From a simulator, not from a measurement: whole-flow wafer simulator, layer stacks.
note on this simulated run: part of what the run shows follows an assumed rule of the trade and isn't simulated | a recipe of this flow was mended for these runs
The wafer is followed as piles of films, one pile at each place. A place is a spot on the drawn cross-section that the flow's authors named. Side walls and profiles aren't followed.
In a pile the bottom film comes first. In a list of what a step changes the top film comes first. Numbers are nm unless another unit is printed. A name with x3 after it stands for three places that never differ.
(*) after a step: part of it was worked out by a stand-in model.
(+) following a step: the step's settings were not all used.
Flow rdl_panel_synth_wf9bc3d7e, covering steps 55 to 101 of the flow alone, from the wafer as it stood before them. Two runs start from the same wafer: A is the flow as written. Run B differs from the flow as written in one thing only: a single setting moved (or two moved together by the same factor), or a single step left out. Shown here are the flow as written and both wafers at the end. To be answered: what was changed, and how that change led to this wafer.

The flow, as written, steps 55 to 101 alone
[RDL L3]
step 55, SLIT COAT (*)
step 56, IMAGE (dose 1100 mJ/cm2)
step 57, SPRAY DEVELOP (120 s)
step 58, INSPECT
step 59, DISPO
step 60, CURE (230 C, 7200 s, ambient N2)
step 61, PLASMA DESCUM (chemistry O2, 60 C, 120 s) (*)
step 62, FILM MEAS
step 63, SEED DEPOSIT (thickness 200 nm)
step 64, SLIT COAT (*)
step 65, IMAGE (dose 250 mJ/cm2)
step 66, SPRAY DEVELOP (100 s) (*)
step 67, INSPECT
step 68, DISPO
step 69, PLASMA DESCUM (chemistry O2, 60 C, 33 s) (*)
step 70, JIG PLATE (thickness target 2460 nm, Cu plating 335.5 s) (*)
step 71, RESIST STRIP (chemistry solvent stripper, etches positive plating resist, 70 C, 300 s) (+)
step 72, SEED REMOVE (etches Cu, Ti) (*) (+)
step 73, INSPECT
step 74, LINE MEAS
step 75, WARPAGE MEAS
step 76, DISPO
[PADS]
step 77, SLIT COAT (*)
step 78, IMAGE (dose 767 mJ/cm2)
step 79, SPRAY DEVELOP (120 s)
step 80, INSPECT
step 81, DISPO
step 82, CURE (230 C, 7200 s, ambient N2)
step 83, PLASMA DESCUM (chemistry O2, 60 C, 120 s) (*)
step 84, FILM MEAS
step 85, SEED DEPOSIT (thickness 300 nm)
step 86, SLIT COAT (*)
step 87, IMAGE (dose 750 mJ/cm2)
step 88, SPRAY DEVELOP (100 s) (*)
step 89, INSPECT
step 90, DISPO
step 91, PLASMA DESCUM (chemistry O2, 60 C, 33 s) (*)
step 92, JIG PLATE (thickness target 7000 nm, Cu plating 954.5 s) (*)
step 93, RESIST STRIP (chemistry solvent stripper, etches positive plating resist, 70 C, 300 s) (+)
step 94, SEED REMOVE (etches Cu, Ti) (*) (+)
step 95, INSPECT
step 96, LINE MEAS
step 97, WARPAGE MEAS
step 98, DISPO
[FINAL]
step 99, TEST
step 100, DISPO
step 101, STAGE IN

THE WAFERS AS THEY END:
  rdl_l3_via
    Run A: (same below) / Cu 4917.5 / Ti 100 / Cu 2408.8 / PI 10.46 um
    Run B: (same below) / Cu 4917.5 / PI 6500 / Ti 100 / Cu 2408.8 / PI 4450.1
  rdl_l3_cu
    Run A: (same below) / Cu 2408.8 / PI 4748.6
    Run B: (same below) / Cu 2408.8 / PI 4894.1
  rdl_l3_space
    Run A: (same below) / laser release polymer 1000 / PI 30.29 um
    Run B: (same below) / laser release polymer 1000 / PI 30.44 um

The reason: step 57, SPRAY DEVELOP: 120 s, was omitted.

How this came from the change, step by step:
  step 64, SLIT COAT (*)
      rdl_l3_cu, rdl_l3_space: A +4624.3 ILINE-POS-THICK-GRADE-A (new film) | B +5438 ILINE-POS-THICK-GRADE-A (new film)
      rdl_l2_rim: A +3695.4 ILINE-POS-THICK-GRADE-A (new film) | B +4816.6 ILINE-POS-THICK-GRADE-A (new film)
      (also at 2 further places)
  step 66, SPRAY DEVELOP (100 s) (*)
      rdl_l3_cu: A -4624.3 ILINE-POS-THICK-GRADE-A (all of it) | B -5438 ILINE-POS-THICK-GRADE-A (all of it)
      rdl_l3_land: A -2880.1 ILINE-POS-THICK-GRADE-A (all of it) | B -4579.7 ILINE-POS-THICK-GRADE-A (all of it)
      (also at 1 further place)
  step 71, RESIST STRIP (chemistry solvent stripper, etches positive plating resist, 70 C, 300 s) (+)
      rdl_l3_space: A -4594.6 ILINE-POS-THICK-GRADE-A (all of it) | B -5408.3 ILINE-POS-THICK-GRADE-A (all of it)
      rdl_l2_rim: A -3665.7 ILINE-POS-THICK-GRADE-A (all of it) | B -4786.9 ILINE-POS-THICK-GRADE-A (all of it)
  step 77, SLIT COAT (*)
      rdl_l3_via: A +10.46 um PI (new film) | B +4450.1 PI (new film)
      rdl_l3_cu: A +4748.6 PI (new film) | B +4894.1 PI (new film)
      (also at 3 further places)
  step 86, SLIT COAT (*)
      rdl_l3_cu: A +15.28 um ILINE-POS-THICK-GRADE-A (new film) | B +15.38 um ILINE-POS-THICK-GRADE-A (new film)
      rdl_l3_space: A +15.31 um ILINE-POS-THICK-GRADE-A (new film) | B +15.41 um ILINE-POS-THICK-GRADE-A (new film)
      (also at 2 further places)
  step 93, RESIST STRIP (chemistry solvent stripper, etches positive plating resist, 70 C, 300 s) (+)
      rdl_l3_cu: A -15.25 um ILINE-POS-THICK-GRADE-A (all of it) | B -15.35 um ILINE-POS-THICK-GRADE-A (all of it)
      rdl_l3_space: A -15.28 um ILINE-POS-THICK-GRADE-A (all of it) | B -15.38 um ILINE-POS-THICK-GRADE-A (all of it)
      (also at 2 further places)
With metal films that touch counted as one body, rdl_l3_via has 2 bodies (between them, from the top down: PI 6500); the flow as written gives 1 body.
